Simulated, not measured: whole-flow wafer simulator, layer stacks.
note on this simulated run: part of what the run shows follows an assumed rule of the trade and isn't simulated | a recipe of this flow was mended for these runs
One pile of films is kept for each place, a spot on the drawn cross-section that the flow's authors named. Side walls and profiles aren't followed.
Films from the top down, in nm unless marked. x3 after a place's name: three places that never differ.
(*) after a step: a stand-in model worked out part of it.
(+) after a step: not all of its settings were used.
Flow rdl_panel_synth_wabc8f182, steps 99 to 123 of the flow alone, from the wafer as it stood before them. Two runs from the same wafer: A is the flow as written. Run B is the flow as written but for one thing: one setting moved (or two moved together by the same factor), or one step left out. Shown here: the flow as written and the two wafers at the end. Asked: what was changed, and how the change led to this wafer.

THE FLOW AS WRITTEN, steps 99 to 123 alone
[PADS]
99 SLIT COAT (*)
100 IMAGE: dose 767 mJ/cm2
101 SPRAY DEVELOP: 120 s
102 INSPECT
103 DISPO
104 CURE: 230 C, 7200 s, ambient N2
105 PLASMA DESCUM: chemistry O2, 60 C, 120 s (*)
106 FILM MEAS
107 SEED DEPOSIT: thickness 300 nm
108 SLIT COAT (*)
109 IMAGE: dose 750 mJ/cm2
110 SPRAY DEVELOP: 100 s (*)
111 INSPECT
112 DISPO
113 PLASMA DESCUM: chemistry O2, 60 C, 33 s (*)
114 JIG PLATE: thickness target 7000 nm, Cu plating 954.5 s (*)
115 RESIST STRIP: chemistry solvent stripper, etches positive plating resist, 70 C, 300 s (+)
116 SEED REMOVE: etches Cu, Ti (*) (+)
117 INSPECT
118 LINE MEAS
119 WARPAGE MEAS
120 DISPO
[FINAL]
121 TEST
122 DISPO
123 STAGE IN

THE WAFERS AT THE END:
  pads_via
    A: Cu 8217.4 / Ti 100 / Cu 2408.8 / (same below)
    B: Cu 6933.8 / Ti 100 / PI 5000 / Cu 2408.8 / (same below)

The cause: step 101, SPRAY DEVELOP: 120 s, was left out.

How the change led to this, step by step:
  108 SLIT COAT (*)
      pads_cu: A ILINE-POS-THICK-GRADE-A +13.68 um (new film) | B ILINE-POS-THICK-GRADE-A +15.14 um (new film)
      pads_space: A ILINE-POS-THICK-GRADE-A +14.2 um (new film) | B ILINE-POS-THICK-GRADE-A +15.4 um (new film)
      (and at 2 more places)
  110 SPRAY DEVELOP: 100 s (*)
      pads_cu: A ILINE-POS-THICK-GRADE-A -13.68 um (all of it) | B ILINE-POS-THICK-GRADE-A -15.14 um (all of it)
      pads_land: A ILINE-POS-THICK-GRADE-A -13.11 um (all of it) | B ILINE-POS-THICK-GRADE-A -14.77 um (all of it)
      (and at 1 more place)
  114 JIG PLATE: thickness target 7000 nm, Cu plating 954.5 s (*)
      pads_via: A Cu +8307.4 | B Cu +7023.8
  115 RESIST STRIP: chemistry solvent stripper, etches positive plating resist, 70 C, 300 s (+)
      pads_space: A ILINE-POS-THICK-GRADE-A -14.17 um (all of it) | B ILINE-POS-THICK-GRADE-A -15.37 um (all of it)
Counting metal films that touch as one body, pads_via has 2 bodies (between them, from the top down: PI 5000); the flow as written gives 1 body.
